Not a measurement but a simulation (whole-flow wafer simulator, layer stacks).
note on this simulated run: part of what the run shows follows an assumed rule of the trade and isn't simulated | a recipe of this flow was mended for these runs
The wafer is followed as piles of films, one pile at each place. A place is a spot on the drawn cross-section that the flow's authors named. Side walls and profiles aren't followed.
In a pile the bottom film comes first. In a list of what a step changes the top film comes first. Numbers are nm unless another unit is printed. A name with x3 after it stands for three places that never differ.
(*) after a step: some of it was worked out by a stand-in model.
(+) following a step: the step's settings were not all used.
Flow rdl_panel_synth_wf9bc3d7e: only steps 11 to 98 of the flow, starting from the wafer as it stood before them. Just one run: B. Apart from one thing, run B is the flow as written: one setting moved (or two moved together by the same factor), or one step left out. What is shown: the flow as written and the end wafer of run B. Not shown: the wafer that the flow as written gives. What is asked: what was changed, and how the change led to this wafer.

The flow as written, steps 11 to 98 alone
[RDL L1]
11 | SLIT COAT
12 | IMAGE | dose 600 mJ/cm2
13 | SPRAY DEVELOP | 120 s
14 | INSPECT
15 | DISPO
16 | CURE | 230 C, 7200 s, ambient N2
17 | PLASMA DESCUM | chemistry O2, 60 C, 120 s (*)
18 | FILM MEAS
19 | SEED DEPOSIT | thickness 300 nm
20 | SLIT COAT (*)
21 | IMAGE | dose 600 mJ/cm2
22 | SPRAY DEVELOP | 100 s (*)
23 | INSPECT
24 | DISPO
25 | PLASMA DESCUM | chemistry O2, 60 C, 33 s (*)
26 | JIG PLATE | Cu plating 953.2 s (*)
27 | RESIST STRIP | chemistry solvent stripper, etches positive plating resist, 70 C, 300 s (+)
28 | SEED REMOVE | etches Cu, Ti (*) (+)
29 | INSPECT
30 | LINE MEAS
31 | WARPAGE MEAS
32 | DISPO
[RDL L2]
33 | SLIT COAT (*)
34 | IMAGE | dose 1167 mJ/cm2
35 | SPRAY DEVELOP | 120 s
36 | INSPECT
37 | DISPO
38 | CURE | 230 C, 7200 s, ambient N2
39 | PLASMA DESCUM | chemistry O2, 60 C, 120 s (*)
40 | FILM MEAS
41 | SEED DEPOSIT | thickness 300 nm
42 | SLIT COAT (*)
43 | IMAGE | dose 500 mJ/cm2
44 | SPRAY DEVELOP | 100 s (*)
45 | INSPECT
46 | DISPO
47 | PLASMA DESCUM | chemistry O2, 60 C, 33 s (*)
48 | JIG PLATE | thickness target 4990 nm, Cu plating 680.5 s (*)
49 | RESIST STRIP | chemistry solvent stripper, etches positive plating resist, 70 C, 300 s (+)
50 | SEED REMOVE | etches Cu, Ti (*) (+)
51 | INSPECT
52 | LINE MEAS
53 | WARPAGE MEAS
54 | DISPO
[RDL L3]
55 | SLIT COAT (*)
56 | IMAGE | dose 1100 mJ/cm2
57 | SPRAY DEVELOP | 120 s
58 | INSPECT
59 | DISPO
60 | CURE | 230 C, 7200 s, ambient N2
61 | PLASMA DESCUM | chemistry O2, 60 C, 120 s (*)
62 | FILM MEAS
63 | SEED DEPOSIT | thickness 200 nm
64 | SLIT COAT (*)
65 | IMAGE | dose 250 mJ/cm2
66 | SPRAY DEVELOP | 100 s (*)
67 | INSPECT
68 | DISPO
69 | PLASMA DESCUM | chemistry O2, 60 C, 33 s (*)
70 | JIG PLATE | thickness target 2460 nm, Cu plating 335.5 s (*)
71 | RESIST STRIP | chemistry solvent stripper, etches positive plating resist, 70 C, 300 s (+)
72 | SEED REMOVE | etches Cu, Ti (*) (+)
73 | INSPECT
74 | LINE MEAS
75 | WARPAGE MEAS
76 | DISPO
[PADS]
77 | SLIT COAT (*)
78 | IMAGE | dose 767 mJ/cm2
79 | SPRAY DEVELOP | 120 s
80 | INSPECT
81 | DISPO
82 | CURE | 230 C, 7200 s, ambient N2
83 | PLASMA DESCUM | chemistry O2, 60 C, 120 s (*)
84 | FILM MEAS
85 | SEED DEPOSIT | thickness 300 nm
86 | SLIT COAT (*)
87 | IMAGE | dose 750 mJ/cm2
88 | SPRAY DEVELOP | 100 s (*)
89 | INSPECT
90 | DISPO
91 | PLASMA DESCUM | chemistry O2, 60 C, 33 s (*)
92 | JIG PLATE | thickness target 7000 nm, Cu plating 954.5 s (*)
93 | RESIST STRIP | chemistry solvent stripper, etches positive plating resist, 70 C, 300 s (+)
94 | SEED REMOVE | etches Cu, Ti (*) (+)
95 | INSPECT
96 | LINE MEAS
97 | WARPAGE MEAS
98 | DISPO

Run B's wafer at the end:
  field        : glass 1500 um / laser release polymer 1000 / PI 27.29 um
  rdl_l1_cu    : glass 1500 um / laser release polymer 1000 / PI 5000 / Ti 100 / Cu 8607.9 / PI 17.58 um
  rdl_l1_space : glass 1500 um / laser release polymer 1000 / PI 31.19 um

The reason: step 26, JIG PLATE: Cu plating 1182 s was run, while the flow as written has Cu plating 953.2 s.

The path from the change to this, step by step:
  26 | JIG PLATE | Cu plating 953.2 s (*)
      rdl_l1_cu, rdl_l1_via, rdl_l1_rim, rdl_l2_land, rdl_l2_via: +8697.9 Cu (in the flow as written it would be: +7014.2 Cu)
  33 | SLIT COAT (*)
      rdl_l2_cu, rdl_l2_space: +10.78 um PI (in the flow as written it would be: +9908.1 PI)
      field, rdl_l3_cu, rdl_l3_space and 7 more: +8459.9 PI (in the flow as written it would be: +8062.5 PI)
      (as well as at 4 more places)
  42 | SLIT COAT (*)
      rdl_l1_via: +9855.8 ILINE-POS-THICK-GRADE-A (new film) (in the flow as written it would be: +10.08 um ILINE-POS-THICK-GRADE-A (new film))
      rdl_l2_cu, rdl_l2_space: +10.32 um ILINE-POS-THICK-GRADE-A (new film) (in the flow as written it would be: +10.13 um ILINE-POS-THICK-GRADE-A (new film))
      (as well as at 3 more places)
  44 | SPRAY DEVELOP | 100 s (*)
      rdl_l2_cu: -10.32 um ILINE-POS-THICK-GRADE-A (all of it) (in the flow as written it would be: -10.13 um ILINE-POS-THICK-GRADE-A (all of it))
      rdl_l2_land: -6922.9 ILINE-POS-THICK-GRADE-A (all of it) (in the flow as written it would be: -7139.5 ILINE-POS-THICK-GRADE-A (all of it))
      (as well as at 1 more place)
  49 | RESIST STRIP | chemistry solvent stripper, etches positive plating resist, 70 C, 300 s (+)
      rdl_l1_via: -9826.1 ILINE-POS-THICK-GRADE-A (all of it) (in the flow as written it would be: -10.05 um ILINE-POS-THICK-GRADE-A (all of it))
      rdl_l1_space: -10.7 um ILINE-POS-THICK-GRADE-A (all of it) (in the flow as written it would be: -10.49 um ILINE-POS-THICK-GRADE-A (all of it))
      (as well as at 1 more place)
  55 | SLIT COAT (*)
      rdl_l1_space: +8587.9 PI (in the flow as written it would be: +8409.5 PI)
      rdl_l1_via: +7821.2 PI (in the flow as written it would be: +8010.4 PI)
      (as well as at 4 more places)
  64 | SLIT COAT (*)
      rdl_l1_via: +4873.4 ILINE-POS-THICK-GRADE-A (new film) (in the flow as written it would be: +4989.6 ILINE-POS-THICK-GRADE-A (new film))
      rdl_l2_land: +4063.3 ILINE-POS-THICK-GRADE-A (new film) (in the flow as written it would be: +4157.2 ILINE-POS-THICK-GRADE-A (new film))
      (as well as at 1 more place)
  71 | RESIST STRIP | chemistry solvent stripper, etches positive plating resist, 70 C, 300 s (+)
      rdl_l1_via: -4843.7 ILINE-POS-THICK-GRADE-A (all of it) (in the flow as written it would be: -4959.9 ILINE-POS-THICK-GRADE-A (all of it))
      rdl_l2_land: -4033.6 ILINE-POS-THICK-GRADE-A (all of it) (in the flow as written it would be: -4127.5 ILINE-POS-THICK-GRADE-A (all of it))
      (as well as at 1 more place)
  86 | SLIT COAT (*)
      rdl_l1_cu: +15 um ILINE-POS-THICK-GRADE-A (new film) (in the flow as written it would be: +14.96 um ILINE-POS-THICK-GRADE-A (new film))
      rdl_l1_space: +15.09 um ILINE-POS-THICK-GRADE-A (new film) (in the flow as written it would be: +15.05 um ILINE-POS-THICK-GRADE-A (new film))
      (as well as at 6 more places)
  93 | RESIST STRIP | chemistry solvent stripper, etches positive plating resist, 70 C, 300 s (+)
      rdl_l1_cu: -14.97 um ILINE-POS-THICK-GRADE-A (all of it) (in the flow as written it would be: -14.93 um ILINE-POS-THICK-GRADE-A (all of it))
      rdl_l1_space: -15.06 um ILINE-POS-THICK-GRADE-A (all of it) (in the flow as written it would be: -15.02 um ILINE-POS-THICK-GRADE-A (all of it))
      (as well as at 6 more places)
